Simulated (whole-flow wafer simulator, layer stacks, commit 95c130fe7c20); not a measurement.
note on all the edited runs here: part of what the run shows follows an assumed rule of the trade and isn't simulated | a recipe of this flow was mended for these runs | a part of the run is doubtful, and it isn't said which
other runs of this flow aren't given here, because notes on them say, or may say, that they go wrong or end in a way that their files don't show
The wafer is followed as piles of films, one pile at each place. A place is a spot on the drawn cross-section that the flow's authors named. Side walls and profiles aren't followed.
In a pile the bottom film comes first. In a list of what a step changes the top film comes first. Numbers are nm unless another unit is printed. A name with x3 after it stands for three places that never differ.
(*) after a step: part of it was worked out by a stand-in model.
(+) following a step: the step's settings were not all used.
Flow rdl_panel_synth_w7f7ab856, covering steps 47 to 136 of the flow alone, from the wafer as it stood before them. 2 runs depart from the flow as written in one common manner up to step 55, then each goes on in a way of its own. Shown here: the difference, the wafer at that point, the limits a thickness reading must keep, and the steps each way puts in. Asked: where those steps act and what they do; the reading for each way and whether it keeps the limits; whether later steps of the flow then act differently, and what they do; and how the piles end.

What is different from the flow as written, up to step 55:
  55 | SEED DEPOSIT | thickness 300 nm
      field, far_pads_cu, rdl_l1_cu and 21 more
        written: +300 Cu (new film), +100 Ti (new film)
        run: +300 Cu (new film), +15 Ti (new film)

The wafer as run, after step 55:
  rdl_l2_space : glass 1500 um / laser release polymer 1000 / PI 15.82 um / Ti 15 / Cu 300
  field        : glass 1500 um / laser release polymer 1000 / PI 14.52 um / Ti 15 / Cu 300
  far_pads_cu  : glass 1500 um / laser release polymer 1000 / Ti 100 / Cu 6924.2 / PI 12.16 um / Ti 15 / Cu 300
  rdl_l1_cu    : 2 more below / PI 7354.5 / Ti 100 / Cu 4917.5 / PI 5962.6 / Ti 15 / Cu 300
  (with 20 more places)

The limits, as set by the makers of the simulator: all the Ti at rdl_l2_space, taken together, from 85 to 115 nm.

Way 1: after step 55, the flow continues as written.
  The reading taken after step 55 is 15 nm, which is outside the limits.
  Steps later in the flow that act otherwise than as written (6 more steps, not shown, differ only slightly: by at most 2% or 0.5 nm, whichever is larger):
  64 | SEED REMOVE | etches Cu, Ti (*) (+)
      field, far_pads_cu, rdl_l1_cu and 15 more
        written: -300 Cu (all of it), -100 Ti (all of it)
        way: -300 Cu (all of it), -15 Ti (all of it)
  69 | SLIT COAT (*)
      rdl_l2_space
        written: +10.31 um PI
        way: +10.25 um PI
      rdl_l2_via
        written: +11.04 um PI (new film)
        way: +11.03 um PI (new film)
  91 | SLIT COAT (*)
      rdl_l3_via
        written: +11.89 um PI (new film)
        way: +11.9 um PI (new film)
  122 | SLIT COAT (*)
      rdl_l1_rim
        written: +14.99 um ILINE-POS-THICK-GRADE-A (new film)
        way: +14.98 um ILINE-POS-THICK-GRADE-A (new film)
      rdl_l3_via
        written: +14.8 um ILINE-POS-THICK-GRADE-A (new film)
        way: +14.81 um ILINE-POS-THICK-GRADE-A (new film)
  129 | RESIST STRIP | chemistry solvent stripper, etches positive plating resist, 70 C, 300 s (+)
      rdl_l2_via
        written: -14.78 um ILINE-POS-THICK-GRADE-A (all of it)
        way: -14.79 um ILINE-POS-THICK-GRADE-A (all of it)
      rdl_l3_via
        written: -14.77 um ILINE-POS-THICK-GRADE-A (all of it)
        way: -14.78 um ILINE-POS-THICK-GRADE-A (all of it)
  At rdl_l2_cu, rdl_l2_land, rdl_l2_via, rdl_l2_rim, rdl_l3_land, rdl_l3_via, the piles at the end differ from the flow's by more than 2% or 0.5 nm, whichever is larger.
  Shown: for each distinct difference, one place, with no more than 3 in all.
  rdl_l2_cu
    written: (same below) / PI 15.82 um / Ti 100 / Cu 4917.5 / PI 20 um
    way: (same below) / PI 15.82 um / Ti 15 / Cu 4917.5 / PI 20.02 um
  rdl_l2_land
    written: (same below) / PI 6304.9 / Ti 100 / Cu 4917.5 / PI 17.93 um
    way: (same below) / PI 6304.9 / Ti 15 / Cu 4917.5 / PI 17.94 um
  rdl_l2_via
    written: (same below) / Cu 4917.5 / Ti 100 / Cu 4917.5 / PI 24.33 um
    way: (same below) / Cu 4917.5 / Ti 15 / Cu 4917.5 / PI 24.34 um

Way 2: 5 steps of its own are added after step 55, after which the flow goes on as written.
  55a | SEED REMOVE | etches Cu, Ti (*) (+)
      field, far_pads_cu, rdl_l1_cu and 21 more
        -300 Cu (all of it), -15 Ti (all of it)
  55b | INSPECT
      leaves every film unchanged at each place that is followed
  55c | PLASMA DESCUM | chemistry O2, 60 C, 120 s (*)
      leaves every film unchanged at each place that is followed
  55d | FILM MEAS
      leaves every film unchanged at each place that is followed
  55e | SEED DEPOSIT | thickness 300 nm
      field, far_pads_cu, rdl_l1_cu and 21 more
        +300 Cu (new film), +100 Ti (new film)
  The reading taken after step 55e is 100 nm, which is within the limits.
  Every later step of the flow that is run acts as written at every place that is followed.
  At every place that both follow, the piles at the end match the flow's.

The limits are kept by: way 2. They are not kept by: way 1.
